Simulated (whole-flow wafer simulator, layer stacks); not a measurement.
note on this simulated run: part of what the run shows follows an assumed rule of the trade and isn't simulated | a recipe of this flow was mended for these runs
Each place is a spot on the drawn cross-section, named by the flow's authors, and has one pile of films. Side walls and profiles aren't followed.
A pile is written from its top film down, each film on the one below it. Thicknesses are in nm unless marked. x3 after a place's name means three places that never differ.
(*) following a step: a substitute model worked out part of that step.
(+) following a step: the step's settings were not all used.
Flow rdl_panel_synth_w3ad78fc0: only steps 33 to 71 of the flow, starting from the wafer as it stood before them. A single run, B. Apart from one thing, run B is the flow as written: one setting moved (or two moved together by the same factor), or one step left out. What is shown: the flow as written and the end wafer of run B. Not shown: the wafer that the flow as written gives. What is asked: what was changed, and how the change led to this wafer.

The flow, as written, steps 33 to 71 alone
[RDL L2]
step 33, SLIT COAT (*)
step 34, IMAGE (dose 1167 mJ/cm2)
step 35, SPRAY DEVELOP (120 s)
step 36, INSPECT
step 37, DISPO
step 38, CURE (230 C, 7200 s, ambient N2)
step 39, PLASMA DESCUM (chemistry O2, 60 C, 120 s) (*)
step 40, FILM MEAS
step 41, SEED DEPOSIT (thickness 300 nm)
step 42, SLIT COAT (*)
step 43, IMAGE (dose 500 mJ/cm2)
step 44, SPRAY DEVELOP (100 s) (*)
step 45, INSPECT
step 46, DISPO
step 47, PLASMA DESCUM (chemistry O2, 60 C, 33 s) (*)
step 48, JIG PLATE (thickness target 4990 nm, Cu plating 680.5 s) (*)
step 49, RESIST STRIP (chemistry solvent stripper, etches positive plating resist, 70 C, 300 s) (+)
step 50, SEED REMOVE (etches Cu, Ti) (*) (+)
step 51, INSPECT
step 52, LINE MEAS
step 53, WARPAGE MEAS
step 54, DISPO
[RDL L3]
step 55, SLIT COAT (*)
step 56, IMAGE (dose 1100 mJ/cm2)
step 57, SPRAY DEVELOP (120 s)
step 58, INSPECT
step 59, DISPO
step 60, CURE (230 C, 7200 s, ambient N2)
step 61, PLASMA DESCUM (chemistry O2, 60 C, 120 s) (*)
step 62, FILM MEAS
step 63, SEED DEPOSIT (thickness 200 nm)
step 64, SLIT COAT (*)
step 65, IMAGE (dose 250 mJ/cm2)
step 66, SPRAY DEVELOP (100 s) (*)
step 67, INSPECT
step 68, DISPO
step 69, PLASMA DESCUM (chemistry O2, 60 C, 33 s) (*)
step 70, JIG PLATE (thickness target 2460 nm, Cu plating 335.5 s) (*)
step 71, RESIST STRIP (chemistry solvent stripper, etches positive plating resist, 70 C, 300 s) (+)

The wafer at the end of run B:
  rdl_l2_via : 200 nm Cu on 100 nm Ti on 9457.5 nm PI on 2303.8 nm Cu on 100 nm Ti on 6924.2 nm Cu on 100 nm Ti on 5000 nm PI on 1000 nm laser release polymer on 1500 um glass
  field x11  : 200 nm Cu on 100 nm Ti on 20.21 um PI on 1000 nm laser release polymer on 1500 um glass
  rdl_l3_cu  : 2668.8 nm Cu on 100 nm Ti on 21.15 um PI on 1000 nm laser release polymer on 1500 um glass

The reason: step 48, JIG PLATE: Cu plating 325.3 s was run, while the flow as written has Cu plating 680.5 s.

How this came from the change, step by step:
  step 48, JIG PLATE (thickness target 4990 nm, Cu plating 680.5 s) (*)
      rdl_l2_cu, rdl_l2_land, rdl_l2_via, rdl_l2_rim, rdl_l3_land, rdl_l3_via: Cu gains 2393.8 (in the flow as written it would be: Cu gains 5007.5)
  step 55, SLIT COAT (*)
      rdl_l2_space: PI gains 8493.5 (in the flow as written it would be: PI gains 10.58 um)
      rdl_l2_via: PI gains 9457.5 (new film) (in the flow as written it would be: PI gains 10.74 um (new film))
      (as well as at 22 more places)
  step 64, SLIT COAT (*)
      rdl_l2_cu: ILINE-POS-THICK-GRADE-A gains 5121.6 (new film) (in the flow as written it would be: ILINE-POS-THICK-GRADE-A gains 5291.3 (new film))
      rdl_l2_space: ILINE-POS-THICK-GRADE-A gains 5292.5 (new film) (in the flow as written it would be: ILINE-POS-THICK-GRADE-A gains 5624.6 (new film))
      (as well as at 7 more places)
  step 66, SPRAY DEVELOP (100 s) (*)
      rdl_l3_cu: ILINE-POS-THICK-GRADE-A loses 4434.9 (all of it) (in the flow as written it would be: ILINE-POS-THICK-GRADE-A loses 4624.3 (all of it))
      rdl_l3_land: ILINE-POS-THICK-GRADE-A loses 3062.2 (all of it) (in the flow as written it would be: ILINE-POS-THICK-GRADE-A loses 2880.1 (all of it))
      (as well as at 1 more place)
  step 71, RESIST STRIP (chemistry solvent stripper, etches positive plating resist, 70 C, 300 s) (+)
      rdl_l2_cu: ILINE-POS-THICK-GRADE-A loses 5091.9 (all of it) (in the flow as written it would be: ILINE-POS-THICK-GRADE-A loses 5261.6 (all of it))
      rdl_l2_space: ILINE-POS-THICK-GRADE-A loses 5262.8 (all of it) (in the flow as written it would be: ILINE-POS-THICK-GRADE-A loses 5594.9 (all of it))
      (as well as at 4 more places)
